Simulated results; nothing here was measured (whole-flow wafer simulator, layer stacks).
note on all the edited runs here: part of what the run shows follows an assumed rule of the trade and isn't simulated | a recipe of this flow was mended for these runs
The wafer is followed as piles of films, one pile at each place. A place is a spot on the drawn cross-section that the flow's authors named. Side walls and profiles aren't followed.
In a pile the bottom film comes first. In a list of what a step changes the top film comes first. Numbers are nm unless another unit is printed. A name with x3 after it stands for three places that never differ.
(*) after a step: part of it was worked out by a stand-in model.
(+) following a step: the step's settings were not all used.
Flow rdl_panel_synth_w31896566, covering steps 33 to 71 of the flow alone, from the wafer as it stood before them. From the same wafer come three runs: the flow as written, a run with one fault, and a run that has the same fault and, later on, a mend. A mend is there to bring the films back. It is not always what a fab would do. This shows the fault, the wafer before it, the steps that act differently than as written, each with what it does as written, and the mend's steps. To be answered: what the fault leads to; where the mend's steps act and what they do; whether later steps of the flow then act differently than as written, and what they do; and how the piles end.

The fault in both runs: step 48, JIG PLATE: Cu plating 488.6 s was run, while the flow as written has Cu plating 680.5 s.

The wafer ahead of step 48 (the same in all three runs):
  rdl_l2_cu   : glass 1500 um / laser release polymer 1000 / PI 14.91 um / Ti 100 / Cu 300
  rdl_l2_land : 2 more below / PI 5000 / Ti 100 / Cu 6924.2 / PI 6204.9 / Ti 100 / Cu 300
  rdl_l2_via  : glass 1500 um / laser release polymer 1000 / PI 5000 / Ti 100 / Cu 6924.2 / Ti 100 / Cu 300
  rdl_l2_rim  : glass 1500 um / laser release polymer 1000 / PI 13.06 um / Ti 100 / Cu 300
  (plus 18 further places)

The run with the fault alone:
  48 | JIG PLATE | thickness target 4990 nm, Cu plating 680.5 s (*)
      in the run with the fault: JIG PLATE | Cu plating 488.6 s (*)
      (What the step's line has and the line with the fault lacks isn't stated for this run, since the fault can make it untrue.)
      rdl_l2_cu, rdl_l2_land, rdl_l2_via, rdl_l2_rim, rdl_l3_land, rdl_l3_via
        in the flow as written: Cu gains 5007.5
        in the run with the fault: Cu gains 3595.4
  Later steps of the flow acting differently than as written:
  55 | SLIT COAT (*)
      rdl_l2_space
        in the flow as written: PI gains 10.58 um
        in the run with the fault: PI gains 9435.6
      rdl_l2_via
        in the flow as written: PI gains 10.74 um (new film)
        in the run with the fault: PI gains 9986.7 (new film)
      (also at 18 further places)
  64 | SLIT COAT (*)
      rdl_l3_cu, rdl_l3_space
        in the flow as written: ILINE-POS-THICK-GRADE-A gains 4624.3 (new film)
        in the run with the fault: ILINE-POS-THICK-GRADE-A gains 4526.9 (new film)
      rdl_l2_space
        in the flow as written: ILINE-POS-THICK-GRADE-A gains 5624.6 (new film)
        in the run with the fault: ILINE-POS-THICK-GRADE-A gains 5439.8 (new film)
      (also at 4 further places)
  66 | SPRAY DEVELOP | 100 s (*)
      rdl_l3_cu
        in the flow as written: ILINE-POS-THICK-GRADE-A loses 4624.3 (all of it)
        in the run with the fault: ILINE-POS-THICK-GRADE-A loses 4526.9 (all of it)
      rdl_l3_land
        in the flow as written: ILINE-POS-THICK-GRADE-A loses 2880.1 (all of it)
        in the run with the fault: ILINE-POS-THICK-GRADE-A loses 2970.7 (all of it)
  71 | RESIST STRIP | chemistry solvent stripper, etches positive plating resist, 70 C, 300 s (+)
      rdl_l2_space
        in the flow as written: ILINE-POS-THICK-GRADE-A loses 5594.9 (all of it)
        in the run with the fault: ILINE-POS-THICK-GRADE-A loses 5410.1 (all of it)
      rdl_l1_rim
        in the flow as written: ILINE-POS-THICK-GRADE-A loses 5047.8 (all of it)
        in the run with the fault: ILINE-POS-THICK-GRADE-A loses 4838.4 (all of it)
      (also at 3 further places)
  By the end, the piles at field x7, rdl_l1_cu, rdl_l1_via and 12 more depart from the flow's by more than 2% or 0.5 nm, whichever is larger.
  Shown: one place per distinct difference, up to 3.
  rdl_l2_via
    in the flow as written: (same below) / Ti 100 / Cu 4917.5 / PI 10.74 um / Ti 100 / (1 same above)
    in the run with the fault: (same below) / Ti 100 / Cu 3505.4 / PI 9986.7 / Ti 100 / (1 same above)
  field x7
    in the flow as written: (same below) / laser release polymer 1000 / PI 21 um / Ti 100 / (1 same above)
    in the run with the fault: (same below) / laser release polymer 1000 / PI 20.56 um / Ti 100 / (1 same above)
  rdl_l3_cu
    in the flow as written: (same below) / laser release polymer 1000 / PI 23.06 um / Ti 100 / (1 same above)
    in the run with the fault: (same below) / laser release polymer 1000 / PI 22 um / Ti 100 / (1 same above)

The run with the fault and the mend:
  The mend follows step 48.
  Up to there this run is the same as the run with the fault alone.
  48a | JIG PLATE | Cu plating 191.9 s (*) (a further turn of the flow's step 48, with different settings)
      rdl_l2_cu, rdl_l2_land, rdl_l2_via, rdl_l2_rim, rdl_l3_land, rdl_l3_via
        Cu gains 1412.1
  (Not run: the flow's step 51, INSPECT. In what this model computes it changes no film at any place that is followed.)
  Every later step of the flow that is run acts as written at every place that is followed.
  The piles end the same as the flow's at every place that both follow.
